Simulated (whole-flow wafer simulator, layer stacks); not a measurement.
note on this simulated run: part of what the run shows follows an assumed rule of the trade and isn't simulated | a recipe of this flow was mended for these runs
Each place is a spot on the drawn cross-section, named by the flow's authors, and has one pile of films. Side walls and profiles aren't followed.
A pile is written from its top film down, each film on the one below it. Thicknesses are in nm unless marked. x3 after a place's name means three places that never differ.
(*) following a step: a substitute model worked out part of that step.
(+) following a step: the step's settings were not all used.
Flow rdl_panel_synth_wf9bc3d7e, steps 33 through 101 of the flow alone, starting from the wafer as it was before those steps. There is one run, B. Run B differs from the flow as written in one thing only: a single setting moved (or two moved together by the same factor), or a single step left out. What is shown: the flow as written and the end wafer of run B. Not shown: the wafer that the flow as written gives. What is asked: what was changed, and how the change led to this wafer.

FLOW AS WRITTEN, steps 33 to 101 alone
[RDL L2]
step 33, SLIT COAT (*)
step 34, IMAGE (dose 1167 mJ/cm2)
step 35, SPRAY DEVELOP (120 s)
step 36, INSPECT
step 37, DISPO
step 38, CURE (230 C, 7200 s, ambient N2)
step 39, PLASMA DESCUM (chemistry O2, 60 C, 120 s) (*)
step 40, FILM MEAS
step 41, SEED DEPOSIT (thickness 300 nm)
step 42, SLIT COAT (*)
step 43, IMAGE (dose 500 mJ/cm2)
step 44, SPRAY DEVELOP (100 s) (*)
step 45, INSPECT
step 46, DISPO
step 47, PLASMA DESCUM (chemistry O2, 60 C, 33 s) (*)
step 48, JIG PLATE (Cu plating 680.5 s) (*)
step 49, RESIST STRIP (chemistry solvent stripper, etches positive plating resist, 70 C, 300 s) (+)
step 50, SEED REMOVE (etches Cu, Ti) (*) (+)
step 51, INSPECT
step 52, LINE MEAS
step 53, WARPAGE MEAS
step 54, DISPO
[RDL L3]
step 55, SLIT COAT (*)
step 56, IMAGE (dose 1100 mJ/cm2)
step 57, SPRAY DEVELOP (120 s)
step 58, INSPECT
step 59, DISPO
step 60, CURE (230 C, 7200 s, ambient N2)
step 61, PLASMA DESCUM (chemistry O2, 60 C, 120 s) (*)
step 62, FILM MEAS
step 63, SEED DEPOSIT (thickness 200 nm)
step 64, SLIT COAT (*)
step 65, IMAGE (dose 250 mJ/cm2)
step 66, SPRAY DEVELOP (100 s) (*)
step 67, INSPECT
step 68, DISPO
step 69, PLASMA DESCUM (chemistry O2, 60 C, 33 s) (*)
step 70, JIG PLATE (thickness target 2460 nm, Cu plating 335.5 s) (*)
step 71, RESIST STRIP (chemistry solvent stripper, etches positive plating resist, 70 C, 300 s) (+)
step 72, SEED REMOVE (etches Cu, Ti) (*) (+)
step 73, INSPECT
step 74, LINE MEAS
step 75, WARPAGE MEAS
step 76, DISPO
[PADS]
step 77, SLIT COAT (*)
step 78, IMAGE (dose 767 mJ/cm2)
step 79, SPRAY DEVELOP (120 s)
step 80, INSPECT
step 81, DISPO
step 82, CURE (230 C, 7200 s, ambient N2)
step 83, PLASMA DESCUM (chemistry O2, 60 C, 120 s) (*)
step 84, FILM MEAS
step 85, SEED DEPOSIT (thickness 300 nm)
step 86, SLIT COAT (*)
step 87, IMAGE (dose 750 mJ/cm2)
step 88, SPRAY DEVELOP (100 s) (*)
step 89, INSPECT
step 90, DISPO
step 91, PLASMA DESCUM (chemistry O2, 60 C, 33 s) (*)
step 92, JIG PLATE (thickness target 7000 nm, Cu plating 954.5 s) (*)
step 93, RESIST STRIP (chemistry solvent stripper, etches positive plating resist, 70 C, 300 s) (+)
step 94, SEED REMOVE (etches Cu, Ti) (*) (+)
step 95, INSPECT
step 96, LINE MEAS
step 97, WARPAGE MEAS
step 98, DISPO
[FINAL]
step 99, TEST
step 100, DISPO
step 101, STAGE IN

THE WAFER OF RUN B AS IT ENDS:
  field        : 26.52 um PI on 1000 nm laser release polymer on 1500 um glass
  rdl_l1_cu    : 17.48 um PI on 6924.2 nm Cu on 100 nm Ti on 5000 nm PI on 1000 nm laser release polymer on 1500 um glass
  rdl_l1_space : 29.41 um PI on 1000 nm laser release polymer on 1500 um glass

Cause: step 48, JIG PLATE: Cu plating 517.2 s was run, while the flow as written has Cu plating 680.5 s.

The path from the change to this, step by step:
  step 48, JIG PLATE (Cu plating 680.5 s) (*)
      rdl_l2_cu, rdl_l2_land, rdl_l2_via, rdl_l2_rim, rdl_l3_land, rdl_l3_via: +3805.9 Cu (it would be, as written: +5007.5 Cu)
  step 55, SLIT COAT (*)
      rdl_l2_space: +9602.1 PI (it would be, as written: +10.58 um PI)
      field, pads_cu, pads_space, pads_land, pads_via: +7563.3 PI (it would be, as written: +7936.4 PI)
      (and at 10 other places as well)
  step 64, SLIT COAT (*)
      rdl_l2_space: +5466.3 ILINE-POS-THICK-GRADE-A (new film) (it would be, as written: +5624.6 ILINE-POS-THICK-GRADE-A (new film))
      rdl_l1_rim: +4897.2 ILINE-POS-THICK-GRADE-A (new film) (it would be, as written: +5077.5 ILINE-POS-THICK-GRADE-A (new film))
      (and at 3 other places as well)
  step 66, SPRAY DEVELOP (100 s) (*)
      rdl_l3_land: -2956 ILINE-POS-THICK-GRADE-A (all of it) (it would be, as written: -2880.1 ILINE-POS-THICK-GRADE-A (all of it))
  step 71, RESIST STRIP (chemistry solvent stripper, etches positive plating resist, 70 C, 300 s) (+)
      rdl_l2_space: -5436.6 ILINE-POS-THICK-GRADE-A (all of it) (it would be, as written: -5594.9 ILINE-POS-THICK-GRADE-A (all of it))
      rdl_l1_rim: -4867.5 ILINE-POS-THICK-GRADE-A (all of it) (it would be, as written: -5047.8 ILINE-POS-THICK-GRADE-A (all of it))
      (and at 2 other places as well)
  step 77, SLIT COAT (*)
      rdl_l2_space: +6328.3 PI (it would be, as written: +6474.9 PI)
      rdl_l1_rim: +5789.1 PI (it would be, as written: +5965.6 PI)
      (and at 2 other places as well)
  step 86, SLIT COAT (*)
      rdl_l2_cu: +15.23 um ILINE-POS-THICK-GRADE-A (new film) (it would be, as written: +15.31 um ILINE-POS-THICK-GRADE-A (new film))
      rdl_l2_space: +15.24 um ILINE-POS-THICK-GRADE-A (new film) (it would be, as written: +15.33 um ILINE-POS-THICK-GRADE-A (new film))
      (and at 8 other places as well)
  step 93, RESIST STRIP (chemistry solvent stripper, etches positive plating resist, 70 C, 300 s) (+)
      rdl_l2_cu: -15.2 um ILINE-POS-THICK-GRADE-A (all of it) (it would be, as written: -15.28 um ILINE-POS-THICK-GRADE-A (all of it))
      rdl_l2_space: -15.21 um ILINE-POS-THICK-GRADE-A (all of it) (it would be, as written: -15.3 um ILINE-POS-THICK-GRADE-A (all of it))
      (and at 8 other places as well)
